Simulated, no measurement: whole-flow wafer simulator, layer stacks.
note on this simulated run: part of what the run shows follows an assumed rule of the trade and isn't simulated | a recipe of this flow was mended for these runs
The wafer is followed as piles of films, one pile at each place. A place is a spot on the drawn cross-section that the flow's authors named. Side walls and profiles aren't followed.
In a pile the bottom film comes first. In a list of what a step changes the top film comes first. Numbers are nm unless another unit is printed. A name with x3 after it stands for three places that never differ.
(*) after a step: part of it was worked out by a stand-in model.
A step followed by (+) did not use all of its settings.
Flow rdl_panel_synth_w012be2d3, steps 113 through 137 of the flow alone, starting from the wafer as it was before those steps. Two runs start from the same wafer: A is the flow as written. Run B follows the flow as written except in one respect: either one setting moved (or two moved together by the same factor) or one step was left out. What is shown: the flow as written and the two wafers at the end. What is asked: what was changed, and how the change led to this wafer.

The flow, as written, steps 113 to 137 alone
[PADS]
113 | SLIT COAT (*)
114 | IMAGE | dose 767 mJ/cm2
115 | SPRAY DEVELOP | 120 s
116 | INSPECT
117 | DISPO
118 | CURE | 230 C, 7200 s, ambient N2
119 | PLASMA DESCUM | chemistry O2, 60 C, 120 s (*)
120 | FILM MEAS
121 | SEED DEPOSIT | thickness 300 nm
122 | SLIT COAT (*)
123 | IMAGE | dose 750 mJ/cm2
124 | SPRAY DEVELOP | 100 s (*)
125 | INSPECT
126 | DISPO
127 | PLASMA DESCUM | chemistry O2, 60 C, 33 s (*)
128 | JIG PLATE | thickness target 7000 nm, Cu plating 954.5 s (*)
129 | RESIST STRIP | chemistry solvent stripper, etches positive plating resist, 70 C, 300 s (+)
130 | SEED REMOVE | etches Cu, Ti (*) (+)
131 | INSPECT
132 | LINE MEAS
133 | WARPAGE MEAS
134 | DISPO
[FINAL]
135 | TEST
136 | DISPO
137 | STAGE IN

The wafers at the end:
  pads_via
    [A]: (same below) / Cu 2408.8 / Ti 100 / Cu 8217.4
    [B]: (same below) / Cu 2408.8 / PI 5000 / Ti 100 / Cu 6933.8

What caused this: step 115, SPRAY DEVELOP: 120 s, was omitted.

Step by step, how the change led to this:
  122 | SLIT COAT (*)
      pads_cu: A ILINE-POS-THICK-GRADE-A gains 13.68 um (new film) | B ILINE-POS-THICK-GRADE-A gains 15.14 um (new film)
      pads_space: A ILINE-POS-THICK-GRADE-A gains 14.2 um (new film) | B ILINE-POS-THICK-GRADE-A gains 15.4 um (new film)
      (and at 2 other places as well)
  124 | SPRAY DEVELOP | 100 s (*)
      pads_cu: A ILINE-POS-THICK-GRADE-A loses 13.68 um (all of it) | B ILINE-POS-THICK-GRADE-A loses 15.14 um (all of it)
      pads_land: A ILINE-POS-THICK-GRADE-A loses 13.11 um (all of it) | B ILINE-POS-THICK-GRADE-A loses 14.77 um (all of it)
      (and at 1 other place as well)
  128 | JIG PLATE | thickness target 7000 nm, Cu plating 954.5 s (*)
      pads_via: A Cu gains 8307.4 | B Cu gains 7023.8
  129 | RESIST STRIP | chemistry solvent stripper, etches positive plating resist, 70 C, 300 s (+)
      pads_space: A ILINE-POS-THICK-GRADE-A loses 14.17 um (all of it) | B ILINE-POS-THICK-GRADE-A loses 15.37 um (all of it)
Taking metal films that touch as one body, pads_via has 2 bodies (between them, from the top down: PI 5000); the flow as written gives 1 body.
